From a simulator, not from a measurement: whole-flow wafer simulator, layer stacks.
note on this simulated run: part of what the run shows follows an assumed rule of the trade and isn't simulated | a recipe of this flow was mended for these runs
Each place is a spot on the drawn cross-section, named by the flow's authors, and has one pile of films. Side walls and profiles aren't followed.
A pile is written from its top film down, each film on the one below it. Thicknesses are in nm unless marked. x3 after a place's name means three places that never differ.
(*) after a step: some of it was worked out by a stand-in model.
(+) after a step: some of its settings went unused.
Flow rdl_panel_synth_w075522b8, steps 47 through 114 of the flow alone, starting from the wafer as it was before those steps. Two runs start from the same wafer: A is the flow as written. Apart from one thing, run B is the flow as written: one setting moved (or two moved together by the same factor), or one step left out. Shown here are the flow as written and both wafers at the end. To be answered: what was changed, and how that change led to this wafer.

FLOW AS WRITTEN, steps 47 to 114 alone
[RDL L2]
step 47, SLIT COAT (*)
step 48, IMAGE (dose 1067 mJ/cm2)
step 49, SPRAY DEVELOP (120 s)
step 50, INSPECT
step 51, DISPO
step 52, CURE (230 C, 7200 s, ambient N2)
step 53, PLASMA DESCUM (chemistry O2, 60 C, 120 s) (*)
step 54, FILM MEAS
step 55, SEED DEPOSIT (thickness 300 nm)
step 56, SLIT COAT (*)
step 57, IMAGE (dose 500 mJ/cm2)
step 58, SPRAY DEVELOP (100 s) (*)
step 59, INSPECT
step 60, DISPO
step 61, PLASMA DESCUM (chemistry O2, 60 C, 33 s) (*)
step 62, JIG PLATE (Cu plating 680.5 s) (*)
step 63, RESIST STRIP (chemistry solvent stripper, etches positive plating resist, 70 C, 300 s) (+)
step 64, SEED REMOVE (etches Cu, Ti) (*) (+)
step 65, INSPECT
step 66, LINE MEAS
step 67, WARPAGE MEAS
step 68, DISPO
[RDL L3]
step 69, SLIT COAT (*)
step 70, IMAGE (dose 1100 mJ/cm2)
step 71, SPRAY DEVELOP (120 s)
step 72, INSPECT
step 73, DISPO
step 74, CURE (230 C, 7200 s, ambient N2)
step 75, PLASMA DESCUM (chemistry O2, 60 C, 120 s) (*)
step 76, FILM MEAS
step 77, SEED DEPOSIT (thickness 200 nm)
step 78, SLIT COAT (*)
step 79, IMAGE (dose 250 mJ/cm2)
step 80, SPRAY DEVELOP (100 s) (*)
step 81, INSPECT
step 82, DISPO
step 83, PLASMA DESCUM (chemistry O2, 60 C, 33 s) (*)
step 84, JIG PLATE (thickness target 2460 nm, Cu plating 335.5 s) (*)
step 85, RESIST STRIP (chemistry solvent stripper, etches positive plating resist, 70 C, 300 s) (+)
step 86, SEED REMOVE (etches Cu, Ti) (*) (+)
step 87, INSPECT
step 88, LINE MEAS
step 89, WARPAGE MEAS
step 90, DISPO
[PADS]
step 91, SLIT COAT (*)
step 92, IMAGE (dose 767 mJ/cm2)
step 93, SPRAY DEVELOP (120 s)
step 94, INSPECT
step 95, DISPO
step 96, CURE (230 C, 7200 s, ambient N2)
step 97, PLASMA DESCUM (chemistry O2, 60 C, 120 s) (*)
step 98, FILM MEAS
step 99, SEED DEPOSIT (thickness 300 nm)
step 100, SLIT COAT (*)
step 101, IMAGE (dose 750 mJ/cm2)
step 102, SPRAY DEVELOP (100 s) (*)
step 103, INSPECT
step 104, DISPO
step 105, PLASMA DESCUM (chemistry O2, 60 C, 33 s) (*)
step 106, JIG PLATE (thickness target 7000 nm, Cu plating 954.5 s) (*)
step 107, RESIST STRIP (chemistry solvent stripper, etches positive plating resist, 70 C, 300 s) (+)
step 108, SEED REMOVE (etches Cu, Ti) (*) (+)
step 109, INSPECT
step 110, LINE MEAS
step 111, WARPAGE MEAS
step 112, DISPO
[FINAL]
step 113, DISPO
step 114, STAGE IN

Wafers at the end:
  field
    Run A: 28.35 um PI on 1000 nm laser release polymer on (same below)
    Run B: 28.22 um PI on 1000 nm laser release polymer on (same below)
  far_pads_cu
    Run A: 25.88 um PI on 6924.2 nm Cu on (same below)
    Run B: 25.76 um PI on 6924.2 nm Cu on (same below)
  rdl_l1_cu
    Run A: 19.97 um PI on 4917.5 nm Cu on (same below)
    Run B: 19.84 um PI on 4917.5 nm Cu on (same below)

Cause: step 62, JIG PLATE: Cu plating 626.1 s was run, whereas the flow has Cu plating 680.5 s.

How this came from the change, step by step:
  step 62, JIG PLATE (Cu plating 680.5 s) (*)
      rdl_l2_cu, rdl_l2_land, rdl_l2_via, rdl_l2_rim, rdl_l3_land, rdl_l3_via: A Cu gains 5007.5 | B Cu gains 4607.2
  step 69, SLIT COAT (*)
      rdl_l2_space: A PI gains 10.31 um | B PI gains 9990
      rdl_l3_cu, rdl_l3_space: A PI gains 9998.1 | B PI gains 9691.6
      (also at 2 further places)
  step 78, SLIT COAT (*)
      rdl_l2_via: A ILINE-POS-THICK-GRADE-A gains 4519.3 (new film) | B ILINE-POS-THICK-GRADE-A gains 4639.1 (new film)
  step 85, RESIST STRIP (chemistry solvent stripper, etches positive plating resist, 70 C, 300 s) (+)
      rdl_l2_via: A ILINE-POS-THICK-GRADE-A loses 4489.6 (all of it) | B ILINE-POS-THICK-GRADE-A loses 4609.4 (all of it)
  step 91, SLIT COAT (*)
      rdl_l2_via: A PI gains 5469 | B PI gains 5581.1
      rdl_l3_via: A PI gains 10.46 um (new film) | B PI gains 10.5 um (new film)
  step 100, SLIT COAT (*)
      rdl_l2_cu: A ILINE-POS-THICK-GRADE-A gains 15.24 um (new film) | B ILINE-POS-THICK-GRADE-A gains 15.21 um (new film)
      rdl_l2_space: A ILINE-POS-THICK-GRADE-A gains 15.27 um (new film) | B ILINE-POS-THICK-GRADE-A gains 15.24 um (new film)
      (also at 7 further places)
  step 107, RESIST STRIP (chemistry solvent stripper, etches positive plating resist, 70 C, 300 s) (+)
      rdl_l1_via: A ILINE-POS-THICK-GRADE-A loses 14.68 um (all of it) | B ILINE-POS-THICK-GRADE-A loses 14.67 um (all of it)
      rdl_l2_cu: A ILINE-POS-THICK-GRADE-A loses 15.21 um (all of it) | B ILINE-POS-THICK-GRADE-A loses 15.18 um (all of it)
      (also at 8 further places)
